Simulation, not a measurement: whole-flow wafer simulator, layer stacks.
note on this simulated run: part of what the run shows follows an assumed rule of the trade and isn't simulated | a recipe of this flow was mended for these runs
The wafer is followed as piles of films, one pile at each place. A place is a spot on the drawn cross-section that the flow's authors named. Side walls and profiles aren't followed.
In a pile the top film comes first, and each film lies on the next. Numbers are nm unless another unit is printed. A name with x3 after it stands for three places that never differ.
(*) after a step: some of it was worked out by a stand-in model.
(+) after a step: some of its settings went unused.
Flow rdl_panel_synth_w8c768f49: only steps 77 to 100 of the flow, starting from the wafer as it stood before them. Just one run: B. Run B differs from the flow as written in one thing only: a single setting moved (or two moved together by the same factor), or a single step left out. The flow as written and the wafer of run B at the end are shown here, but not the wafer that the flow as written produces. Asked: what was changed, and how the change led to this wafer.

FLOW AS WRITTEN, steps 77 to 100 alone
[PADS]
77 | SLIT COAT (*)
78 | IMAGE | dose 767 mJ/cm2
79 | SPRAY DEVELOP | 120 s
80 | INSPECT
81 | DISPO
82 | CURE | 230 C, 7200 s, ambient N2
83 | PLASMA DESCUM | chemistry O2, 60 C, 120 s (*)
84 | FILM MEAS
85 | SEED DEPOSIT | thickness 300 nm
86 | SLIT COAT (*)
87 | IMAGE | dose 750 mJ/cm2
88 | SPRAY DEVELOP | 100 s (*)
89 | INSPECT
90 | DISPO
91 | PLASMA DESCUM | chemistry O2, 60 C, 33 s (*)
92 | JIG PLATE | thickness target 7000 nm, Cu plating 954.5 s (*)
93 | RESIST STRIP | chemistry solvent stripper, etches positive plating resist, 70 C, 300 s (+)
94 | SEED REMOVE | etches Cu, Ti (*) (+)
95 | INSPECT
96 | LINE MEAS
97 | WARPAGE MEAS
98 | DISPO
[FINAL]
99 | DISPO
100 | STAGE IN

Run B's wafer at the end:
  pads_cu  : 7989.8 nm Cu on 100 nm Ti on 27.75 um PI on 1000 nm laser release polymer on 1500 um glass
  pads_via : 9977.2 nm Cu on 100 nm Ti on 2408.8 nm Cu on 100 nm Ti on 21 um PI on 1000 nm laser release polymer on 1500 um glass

The reason: step 92, JIG PLATE: Cu plating 1098 s was run, while the flow as written has Cu plating 954.5 s.

The path from the change to this, step by step:
  92 | JIG PLATE | thickness target 7000 nm, Cu plating 954.5 s (*)
      pads_via: +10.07 um Cu (as written it would have been: +8307.4 Cu)
      pads_cu, pads_land: +8079.8 Cu (as written it would have been: +7023.8 Cu)
